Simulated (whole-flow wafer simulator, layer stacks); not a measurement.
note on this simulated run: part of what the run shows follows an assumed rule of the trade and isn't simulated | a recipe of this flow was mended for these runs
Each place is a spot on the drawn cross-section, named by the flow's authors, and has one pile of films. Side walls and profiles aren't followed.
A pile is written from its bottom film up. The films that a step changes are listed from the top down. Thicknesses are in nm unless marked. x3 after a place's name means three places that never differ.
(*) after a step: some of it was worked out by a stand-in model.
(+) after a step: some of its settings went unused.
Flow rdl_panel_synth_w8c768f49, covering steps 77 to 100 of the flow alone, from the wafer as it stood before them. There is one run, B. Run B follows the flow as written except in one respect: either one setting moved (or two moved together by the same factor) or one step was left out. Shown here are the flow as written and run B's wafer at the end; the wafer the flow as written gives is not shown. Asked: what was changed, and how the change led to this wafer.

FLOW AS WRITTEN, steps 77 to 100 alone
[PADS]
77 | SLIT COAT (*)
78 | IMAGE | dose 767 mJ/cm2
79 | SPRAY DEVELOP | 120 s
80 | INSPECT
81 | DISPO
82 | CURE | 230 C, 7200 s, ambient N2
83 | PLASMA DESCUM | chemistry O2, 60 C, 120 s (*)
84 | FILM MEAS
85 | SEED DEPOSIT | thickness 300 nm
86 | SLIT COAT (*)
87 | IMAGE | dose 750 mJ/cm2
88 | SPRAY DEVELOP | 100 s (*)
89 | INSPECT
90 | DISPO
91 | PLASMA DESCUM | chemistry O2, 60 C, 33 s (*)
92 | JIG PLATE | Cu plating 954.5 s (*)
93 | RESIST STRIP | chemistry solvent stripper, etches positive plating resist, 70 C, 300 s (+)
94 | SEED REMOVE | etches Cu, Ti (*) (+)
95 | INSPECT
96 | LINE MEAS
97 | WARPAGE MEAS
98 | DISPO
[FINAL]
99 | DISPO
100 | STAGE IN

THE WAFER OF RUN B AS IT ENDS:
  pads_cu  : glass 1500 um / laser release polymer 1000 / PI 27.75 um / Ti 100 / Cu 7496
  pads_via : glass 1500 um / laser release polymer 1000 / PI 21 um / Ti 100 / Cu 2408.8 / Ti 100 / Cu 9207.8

What caused this: step 92, JIG PLATE: Cu plating 1031 s was run, whereas the flow has Cu plating 954.5 s.

How this came from the change, step by step:
  92 | JIG PLATE | Cu plating 954.5 s (*)
      pads_cu, pads_land: +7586 Cu (it would be, as written: +7023.8 Cu)
      pads_via: +9297.8 Cu (it would be, as written: +8307.4 Cu)
